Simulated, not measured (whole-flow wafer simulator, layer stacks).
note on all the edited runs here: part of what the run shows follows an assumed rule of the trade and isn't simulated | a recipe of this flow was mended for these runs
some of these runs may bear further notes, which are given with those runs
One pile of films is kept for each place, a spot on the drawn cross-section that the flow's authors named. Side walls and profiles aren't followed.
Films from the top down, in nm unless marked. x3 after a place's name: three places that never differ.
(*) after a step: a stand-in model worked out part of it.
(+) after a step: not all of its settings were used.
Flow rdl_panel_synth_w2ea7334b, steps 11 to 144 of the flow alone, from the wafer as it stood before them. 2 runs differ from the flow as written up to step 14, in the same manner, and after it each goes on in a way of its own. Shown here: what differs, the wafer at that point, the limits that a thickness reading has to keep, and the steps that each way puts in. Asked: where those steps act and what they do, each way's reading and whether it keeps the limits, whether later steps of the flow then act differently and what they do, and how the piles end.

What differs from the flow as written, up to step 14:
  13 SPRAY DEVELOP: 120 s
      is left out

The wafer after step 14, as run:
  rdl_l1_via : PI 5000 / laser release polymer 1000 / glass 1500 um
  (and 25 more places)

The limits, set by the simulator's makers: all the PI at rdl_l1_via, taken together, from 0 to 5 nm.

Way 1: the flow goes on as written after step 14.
  The reading after step 14: 5000 nm, outside the limits.
  Later steps of the flow that act differently than as written (1 more step differs only slightly, by at most 2% or 0.5 nm, whichever is larger, and isn't shown):
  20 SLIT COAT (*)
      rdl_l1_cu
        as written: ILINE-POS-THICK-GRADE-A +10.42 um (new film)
        this way: ILINE-POS-THICK-GRADE-A +12 um (new film)
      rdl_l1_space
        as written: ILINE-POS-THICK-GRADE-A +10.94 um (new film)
        this way: ILINE-POS-THICK-GRADE-A +12 um (new film)
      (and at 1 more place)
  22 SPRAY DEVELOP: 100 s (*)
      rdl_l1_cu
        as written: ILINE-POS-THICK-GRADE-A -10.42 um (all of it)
        this way: ILINE-POS-THICK-GRADE-A -12 um (all of it)
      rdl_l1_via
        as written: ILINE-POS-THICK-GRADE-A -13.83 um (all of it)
        this way: ILINE-POS-THICK-GRADE-A -12 um (all of it)
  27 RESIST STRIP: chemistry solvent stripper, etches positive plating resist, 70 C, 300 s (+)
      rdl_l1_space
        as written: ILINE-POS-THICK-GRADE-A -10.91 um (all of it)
        this way: ILINE-POS-THICK-GRADE-A -11.97 um (all of it)
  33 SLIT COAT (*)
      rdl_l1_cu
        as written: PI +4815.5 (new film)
        this way: PI +5406.8 (new film)
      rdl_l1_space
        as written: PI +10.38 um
        this way: PI +10.99 um
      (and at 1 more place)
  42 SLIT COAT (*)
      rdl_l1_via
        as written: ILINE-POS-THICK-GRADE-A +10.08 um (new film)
        this way: ILINE-POS-THICK-GRADE-A +9151.1 (new film)
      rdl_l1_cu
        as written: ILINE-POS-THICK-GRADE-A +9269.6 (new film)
        this way: ILINE-POS-THICK-GRADE-A +9750.6 (new film)
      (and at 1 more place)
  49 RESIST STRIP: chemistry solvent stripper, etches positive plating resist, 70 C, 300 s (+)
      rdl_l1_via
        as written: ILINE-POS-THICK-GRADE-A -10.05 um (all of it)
        this way: ILINE-POS-THICK-GRADE-A -9121.4 (all of it)
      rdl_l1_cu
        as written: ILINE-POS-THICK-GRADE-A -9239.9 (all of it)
        this way: ILINE-POS-THICK-GRADE-A -9720.9 (all of it)
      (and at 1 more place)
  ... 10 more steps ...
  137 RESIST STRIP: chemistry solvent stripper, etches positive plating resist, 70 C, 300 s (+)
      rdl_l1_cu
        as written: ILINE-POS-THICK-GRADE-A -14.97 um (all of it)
        this way: ILINE-POS-THICK-GRADE-A -15.02 um (all of it)
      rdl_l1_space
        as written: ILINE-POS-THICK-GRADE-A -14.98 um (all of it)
        this way: ILINE-POS-THICK-GRADE-A -15.02 um (all of it)
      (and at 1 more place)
  At the end the piles differ from the flow's by more than 2% or 0.5 nm, whichever is larger, at rdl_l1_cu, rdl_l1_space, rdl_l1_via.
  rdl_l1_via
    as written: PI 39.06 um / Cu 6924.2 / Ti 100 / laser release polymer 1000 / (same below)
    this way: PI 35.67 um / Cu 6924.2 / Ti 100 / PI 5000 / laser release polymer 1000 / (same below)
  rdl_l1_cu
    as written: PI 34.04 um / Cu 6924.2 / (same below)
    this way: PI 35.42 um / Cu 6924.2 / (same below)
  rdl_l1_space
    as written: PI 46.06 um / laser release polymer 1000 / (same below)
    this way: PI 47.44 um / laser release polymer 1000 / (same below)

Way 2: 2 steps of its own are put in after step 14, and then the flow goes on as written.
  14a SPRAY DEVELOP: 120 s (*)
      rdl_l1_via
        PI -5000 (all of it)
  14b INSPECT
      changes no film at any place that is followed
  The reading after step 14b: 0 nm, within the limits.
  No later step of the flow acts differently than as written at any place that is followed.
  At the end the piles are the same as the flow's at every place that both follow.

Within the limits: way 2. Outside them: way 1.
